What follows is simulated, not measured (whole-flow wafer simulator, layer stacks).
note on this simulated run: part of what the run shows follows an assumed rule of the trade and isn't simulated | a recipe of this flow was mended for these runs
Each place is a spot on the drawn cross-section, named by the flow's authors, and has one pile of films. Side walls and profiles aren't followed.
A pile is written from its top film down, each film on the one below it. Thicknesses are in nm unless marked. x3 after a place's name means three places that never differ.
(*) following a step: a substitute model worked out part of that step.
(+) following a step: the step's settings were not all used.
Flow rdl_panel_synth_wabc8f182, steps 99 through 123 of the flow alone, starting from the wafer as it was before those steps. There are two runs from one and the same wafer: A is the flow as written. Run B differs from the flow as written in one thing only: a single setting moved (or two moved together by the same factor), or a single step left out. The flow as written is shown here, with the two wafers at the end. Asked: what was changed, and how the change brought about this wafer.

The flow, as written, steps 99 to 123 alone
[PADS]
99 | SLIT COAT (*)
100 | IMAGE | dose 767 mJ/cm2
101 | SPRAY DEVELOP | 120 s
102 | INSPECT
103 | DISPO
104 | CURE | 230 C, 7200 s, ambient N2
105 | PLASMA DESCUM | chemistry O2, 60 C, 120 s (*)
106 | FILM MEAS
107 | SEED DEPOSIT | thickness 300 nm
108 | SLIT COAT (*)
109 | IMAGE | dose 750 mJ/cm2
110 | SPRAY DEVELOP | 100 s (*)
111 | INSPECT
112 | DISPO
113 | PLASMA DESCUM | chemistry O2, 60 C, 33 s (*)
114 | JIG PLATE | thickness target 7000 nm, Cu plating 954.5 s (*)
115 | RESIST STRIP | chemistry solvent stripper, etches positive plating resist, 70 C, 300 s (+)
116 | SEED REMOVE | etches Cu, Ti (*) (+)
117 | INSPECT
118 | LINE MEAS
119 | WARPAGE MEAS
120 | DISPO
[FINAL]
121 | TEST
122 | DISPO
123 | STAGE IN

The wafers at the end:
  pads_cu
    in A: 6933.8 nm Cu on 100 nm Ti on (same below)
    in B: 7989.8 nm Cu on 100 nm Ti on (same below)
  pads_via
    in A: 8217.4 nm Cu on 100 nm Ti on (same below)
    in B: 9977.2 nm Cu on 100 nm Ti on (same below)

The reason: step 114, JIG PLATE: Cu plating 1098 s was run, whereas the flow has Cu plating 954.5 s.

The path from the change to this, step by step:
  114 | JIG PLATE | thickness target 7000 nm, Cu plating 954.5 s (*)
      pads_via: A Cu gains 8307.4 | B Cu gains 10.07 um
      pads_cu, pads_land: A Cu gains 7023.8 | B Cu gains 8079.8
